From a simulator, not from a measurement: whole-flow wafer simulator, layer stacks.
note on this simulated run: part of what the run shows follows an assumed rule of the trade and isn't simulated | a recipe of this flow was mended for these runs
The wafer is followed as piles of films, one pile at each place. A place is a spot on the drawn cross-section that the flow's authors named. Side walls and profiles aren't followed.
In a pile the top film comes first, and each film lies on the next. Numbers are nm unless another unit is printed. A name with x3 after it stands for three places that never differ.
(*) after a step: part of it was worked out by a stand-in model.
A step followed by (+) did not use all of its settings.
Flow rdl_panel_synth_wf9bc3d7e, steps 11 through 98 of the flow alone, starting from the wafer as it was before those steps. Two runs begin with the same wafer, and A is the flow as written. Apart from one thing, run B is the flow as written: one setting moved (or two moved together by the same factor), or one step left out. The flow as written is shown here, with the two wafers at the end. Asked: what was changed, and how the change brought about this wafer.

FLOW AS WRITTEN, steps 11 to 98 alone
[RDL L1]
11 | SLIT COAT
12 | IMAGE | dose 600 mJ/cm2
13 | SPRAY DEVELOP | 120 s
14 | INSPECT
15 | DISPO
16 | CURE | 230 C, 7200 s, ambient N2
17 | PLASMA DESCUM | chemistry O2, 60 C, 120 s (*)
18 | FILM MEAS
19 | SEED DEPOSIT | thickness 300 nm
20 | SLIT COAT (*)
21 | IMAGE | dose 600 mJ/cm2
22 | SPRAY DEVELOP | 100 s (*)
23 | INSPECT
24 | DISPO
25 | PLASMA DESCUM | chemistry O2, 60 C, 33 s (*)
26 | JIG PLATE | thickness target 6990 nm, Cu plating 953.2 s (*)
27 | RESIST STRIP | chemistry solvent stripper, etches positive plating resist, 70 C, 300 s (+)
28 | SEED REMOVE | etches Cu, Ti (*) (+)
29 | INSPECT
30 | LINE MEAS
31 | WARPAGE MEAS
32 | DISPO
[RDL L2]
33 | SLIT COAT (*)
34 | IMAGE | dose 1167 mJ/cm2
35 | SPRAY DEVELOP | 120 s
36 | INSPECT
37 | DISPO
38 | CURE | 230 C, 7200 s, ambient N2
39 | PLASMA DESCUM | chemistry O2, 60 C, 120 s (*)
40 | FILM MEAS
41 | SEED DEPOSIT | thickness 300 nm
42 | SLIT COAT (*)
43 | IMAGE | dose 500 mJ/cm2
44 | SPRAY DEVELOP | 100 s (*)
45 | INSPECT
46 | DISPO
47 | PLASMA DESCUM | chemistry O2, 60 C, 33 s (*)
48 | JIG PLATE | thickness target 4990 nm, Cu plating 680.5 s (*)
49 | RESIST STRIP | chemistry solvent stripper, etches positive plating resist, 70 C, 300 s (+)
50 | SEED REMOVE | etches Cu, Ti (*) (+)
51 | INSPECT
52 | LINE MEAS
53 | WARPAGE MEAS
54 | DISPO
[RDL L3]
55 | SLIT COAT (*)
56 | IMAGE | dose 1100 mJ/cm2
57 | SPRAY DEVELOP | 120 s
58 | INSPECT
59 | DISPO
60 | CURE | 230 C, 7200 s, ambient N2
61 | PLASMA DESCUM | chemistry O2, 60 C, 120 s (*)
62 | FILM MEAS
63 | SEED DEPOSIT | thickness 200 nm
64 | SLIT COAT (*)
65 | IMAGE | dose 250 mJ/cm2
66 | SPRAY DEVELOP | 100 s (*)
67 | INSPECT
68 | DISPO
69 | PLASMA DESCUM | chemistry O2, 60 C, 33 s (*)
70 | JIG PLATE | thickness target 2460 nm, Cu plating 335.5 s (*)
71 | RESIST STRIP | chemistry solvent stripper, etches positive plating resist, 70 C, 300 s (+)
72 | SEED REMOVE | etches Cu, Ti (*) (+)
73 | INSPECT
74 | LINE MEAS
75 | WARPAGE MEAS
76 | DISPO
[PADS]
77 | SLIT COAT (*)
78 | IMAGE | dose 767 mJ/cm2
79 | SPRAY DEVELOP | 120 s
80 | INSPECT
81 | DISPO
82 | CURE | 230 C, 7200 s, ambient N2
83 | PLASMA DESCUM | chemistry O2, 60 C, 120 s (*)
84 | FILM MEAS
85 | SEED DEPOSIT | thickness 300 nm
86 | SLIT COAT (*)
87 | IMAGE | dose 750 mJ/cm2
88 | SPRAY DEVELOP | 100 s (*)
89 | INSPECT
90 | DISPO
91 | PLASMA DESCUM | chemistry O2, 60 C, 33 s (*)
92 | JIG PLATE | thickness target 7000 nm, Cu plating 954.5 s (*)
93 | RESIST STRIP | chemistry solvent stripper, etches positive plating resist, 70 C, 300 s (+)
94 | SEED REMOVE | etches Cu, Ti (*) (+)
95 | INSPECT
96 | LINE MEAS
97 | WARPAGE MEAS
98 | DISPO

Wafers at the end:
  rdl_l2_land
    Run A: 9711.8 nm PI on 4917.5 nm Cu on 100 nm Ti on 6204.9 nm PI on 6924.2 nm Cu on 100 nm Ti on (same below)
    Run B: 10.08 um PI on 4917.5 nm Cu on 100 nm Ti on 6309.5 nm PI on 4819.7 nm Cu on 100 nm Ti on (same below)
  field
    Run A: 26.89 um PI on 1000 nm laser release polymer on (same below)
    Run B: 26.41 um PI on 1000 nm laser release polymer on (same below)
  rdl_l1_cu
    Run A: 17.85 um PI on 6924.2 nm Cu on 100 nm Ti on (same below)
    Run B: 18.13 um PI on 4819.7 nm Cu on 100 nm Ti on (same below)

Cause: step 26, JIG PLATE: Cu plating 667.2 s was run, whereas the flow has Cu plating 953.2 s.

The path from the change to this, step by step:
  26 | JIG PLATE | thickness target 6990 nm, Cu plating 953.2 s (*)
      rdl_l1_cu, rdl_l1_via, rdl_l1_rim, rdl_l2_land, rdl_l2_via: A Cu gains 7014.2 | B Cu gains 4909.7
  33 | SLIT COAT (*)
      rdl_l1_space: A PI gains 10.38 um | B PI gains 8988.7
      field, rdl_l3_cu, rdl_l3_space and 7 more: A PI gains 8062.5 | B PI gains 7578.7
      (and at 5 other places as well)
  42 | SLIT COAT (*)
      rdl_l2_cu, rdl_l2_space: A ILINE-POS-THICK-GRADE-A gains 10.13 um (new film) | B ILINE-POS-THICK-GRADE-A gains 9871.9 (new film)
      rdl_l1_space: A ILINE-POS-THICK-GRADE-A gains 10.52 um (new film) | B ILINE-POS-THICK-GRADE-A gains 10.23 um (new film)
      (and at 3 other places as well)
  44 | SPRAY DEVELOP | 100 s (*)
      rdl_l2_cu: A ILINE-POS-THICK-GRADE-A loses 10.13 um (all of it) | B ILINE-POS-THICK-GRADE-A loses 9871.9 (all of it)
      rdl_l2_land: A ILINE-POS-THICK-GRADE-A loses 7139.5 (all of it) | B ILINE-POS-THICK-GRADE-A loses 7430.4 (all of it)
      (and at 1 other place as well)
  49 | RESIST STRIP | chemistry solvent stripper, etches positive plating resist, 70 C, 300 s (+)
      rdl_l2_space: A ILINE-POS-THICK-GRADE-A loses 10.1 um (all of it) | B ILINE-POS-THICK-GRADE-A loses 9842.2 (all of it)
      rdl_l1_space: A ILINE-POS-THICK-GRADE-A loses 10.49 um (all of it) | B ILINE-POS-THICK-GRADE-A loses 10.2 um (all of it)
      (and at 1 other place as well)
  55 | SLIT COAT (*)
      rdl_l1_space: A PI gains 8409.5 | B PI gains 8153.9
      rdl_l1_via: A PI gains 8010.4 | B PI gains 8239.9
      (and at 4 other places as well)
  64 | SLIT COAT (*)
      rdl_l1_space: A ILINE-POS-THICK-GRADE-A gains 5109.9 (new film) | B ILINE-POS-THICK-GRADE-A gains 4990.8 (new film)
      rdl_l1_via: A ILINE-POS-THICK-GRADE-A gains 4989.6 (new film) | B ILINE-POS-THICK-GRADE-A gains 5118.1 (new film)
      (and at 3 other places as well)
  71 | RESIST STRIP | chemistry solvent stripper, etches positive plating resist, 70 C, 300 s (+)
      rdl_l1_space: A ILINE-POS-THICK-GRADE-A loses 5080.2 (all of it) | B ILINE-POS-THICK-GRADE-A loses 4961.1 (all of it)
      rdl_l1_via: A ILINE-POS-THICK-GRADE-A loses 4959.9 (all of it) | B ILINE-POS-THICK-GRADE-A loses 5088.4 (all of it)
      (and at 3 other places as well)
  77 | SLIT COAT (*)
      rdl_l2_cu: A PI gains 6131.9 | B PI gains 6004
      rdl_l2_land: A PI gains 5066.5 | B PI gains 5183.4
      (and at 1 other place as well)
  86 | SLIT COAT (*)
      rdl_l1_cu: A ILINE-POS-THICK-GRADE-A gains 14.96 um (new film) | B ILINE-POS-THICK-GRADE-A gains 14.93 um (new film)
      rdl_l1_space: A ILINE-POS-THICK-GRADE-A gains 15.05 um (new film) | B ILINE-POS-THICK-GRADE-A gains 14.97 um (new film)
      (and at 6 other places as well)
  93 | RESIST STRIP | chemistry solvent stripper, etches positive plating resist, 70 C, 300 s (+)
      rdl_l1_cu: A ILINE-POS-THICK-GRADE-A loses 14.93 um (all of it) | B ILINE-POS-THICK-GRADE-A loses 14.9 um (all of it)
      rdl_l1_space: A ILINE-POS-THICK-GRADE-A loses 15.02 um (all of it) | B ILINE-POS-THICK-GRADE-A loses 14.94 um (all of it)
      (and at 6 other places as well)
